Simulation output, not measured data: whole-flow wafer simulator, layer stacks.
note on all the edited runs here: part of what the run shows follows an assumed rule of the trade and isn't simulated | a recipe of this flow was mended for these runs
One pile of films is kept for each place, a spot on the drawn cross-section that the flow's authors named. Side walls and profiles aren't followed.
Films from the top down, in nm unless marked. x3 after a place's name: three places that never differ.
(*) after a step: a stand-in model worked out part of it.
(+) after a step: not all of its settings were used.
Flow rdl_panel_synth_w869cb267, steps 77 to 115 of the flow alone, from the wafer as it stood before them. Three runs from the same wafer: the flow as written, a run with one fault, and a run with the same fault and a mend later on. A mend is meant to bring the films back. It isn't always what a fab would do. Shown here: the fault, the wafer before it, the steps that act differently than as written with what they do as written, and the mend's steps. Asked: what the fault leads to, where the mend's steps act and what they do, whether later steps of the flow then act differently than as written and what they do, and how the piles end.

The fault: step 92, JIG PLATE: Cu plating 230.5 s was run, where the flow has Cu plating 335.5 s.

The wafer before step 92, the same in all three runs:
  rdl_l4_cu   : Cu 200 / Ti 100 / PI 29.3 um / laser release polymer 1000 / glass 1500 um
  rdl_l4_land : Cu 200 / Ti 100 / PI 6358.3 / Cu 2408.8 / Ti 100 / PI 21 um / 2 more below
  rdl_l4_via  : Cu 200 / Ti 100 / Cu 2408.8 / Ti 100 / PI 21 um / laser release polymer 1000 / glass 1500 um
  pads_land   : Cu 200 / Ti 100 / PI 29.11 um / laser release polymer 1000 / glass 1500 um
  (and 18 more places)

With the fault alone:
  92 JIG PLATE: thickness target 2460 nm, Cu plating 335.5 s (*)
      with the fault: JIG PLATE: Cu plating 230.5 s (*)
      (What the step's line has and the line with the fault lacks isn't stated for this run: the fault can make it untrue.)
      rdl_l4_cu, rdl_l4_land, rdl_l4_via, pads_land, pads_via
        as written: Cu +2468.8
        with the fault: Cu +1696.2
  Later steps of the flow that act differently than as written:
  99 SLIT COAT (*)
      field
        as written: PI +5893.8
        with the fault: PI +5608.1
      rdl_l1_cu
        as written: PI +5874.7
        with the fault: PI +5589.3
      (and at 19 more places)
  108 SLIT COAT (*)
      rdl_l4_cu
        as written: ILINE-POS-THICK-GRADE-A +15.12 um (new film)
        with the fault: ILINE-POS-THICK-GRADE-A +14.85 um (new film)
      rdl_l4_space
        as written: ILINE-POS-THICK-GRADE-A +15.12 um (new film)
        with the fault: ILINE-POS-THICK-GRADE-A +14.9 um (new film)
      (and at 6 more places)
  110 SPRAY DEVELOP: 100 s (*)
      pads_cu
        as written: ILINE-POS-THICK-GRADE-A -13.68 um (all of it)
        with the fault: ILINE-POS-THICK-GRADE-A -13.64 um (all of it)
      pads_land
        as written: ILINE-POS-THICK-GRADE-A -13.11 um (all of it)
        with the fault: ILINE-POS-THICK-GRADE-A -13.18 um (all of it)
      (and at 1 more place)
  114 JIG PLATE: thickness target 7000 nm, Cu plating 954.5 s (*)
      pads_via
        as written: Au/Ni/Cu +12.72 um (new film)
        with the fault: Au/Ni/Cu +12.82 um (new film)
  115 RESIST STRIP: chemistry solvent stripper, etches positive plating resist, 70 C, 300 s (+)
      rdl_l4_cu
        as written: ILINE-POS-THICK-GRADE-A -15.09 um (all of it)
        with the fault: ILINE-POS-THICK-GRADE-A -14.82 um (all of it)
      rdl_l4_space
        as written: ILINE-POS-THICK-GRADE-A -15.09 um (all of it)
        with the fault: ILINE-POS-THICK-GRADE-A -14.87 um (all of it)
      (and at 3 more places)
  At the end the piles differ from the flow's by more than 2% or 0.5 nm, whichever is larger, at rdl_l3_cu, rdl_l3_land, rdl_l4_cu, rdl_l4_space, rdl_l4_land, rdl_l4_via, pads_land, pads_via.
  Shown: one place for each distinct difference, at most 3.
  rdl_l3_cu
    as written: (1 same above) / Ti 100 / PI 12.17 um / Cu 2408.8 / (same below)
    with the fault: (1 same above) / Ti 100 / PI 11.89 um / Cu 2408.8 / (same below)
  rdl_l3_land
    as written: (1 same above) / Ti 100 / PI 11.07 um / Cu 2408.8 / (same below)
    with the fault: (1 same above) / Ti 100 / PI 10.79 um / Cu 2408.8 / (same below)
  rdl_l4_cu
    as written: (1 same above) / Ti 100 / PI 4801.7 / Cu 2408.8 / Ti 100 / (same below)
    with the fault: (1 same above) / Ti 100 / PI 4605.5 / Cu 1636.2 / Ti 100 / (same below)

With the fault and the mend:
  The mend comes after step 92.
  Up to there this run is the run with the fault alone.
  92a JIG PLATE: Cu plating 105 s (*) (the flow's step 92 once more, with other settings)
      rdl_l4_cu, rdl_l4_land, rdl_l4_via, pads_land, pads_via
        Cu +772.7
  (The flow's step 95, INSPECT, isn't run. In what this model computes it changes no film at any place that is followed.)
  No later step of the flow acts differently than as written at any place that is followed.
  At the end the piles are the same as the flow's at every place that both follow.
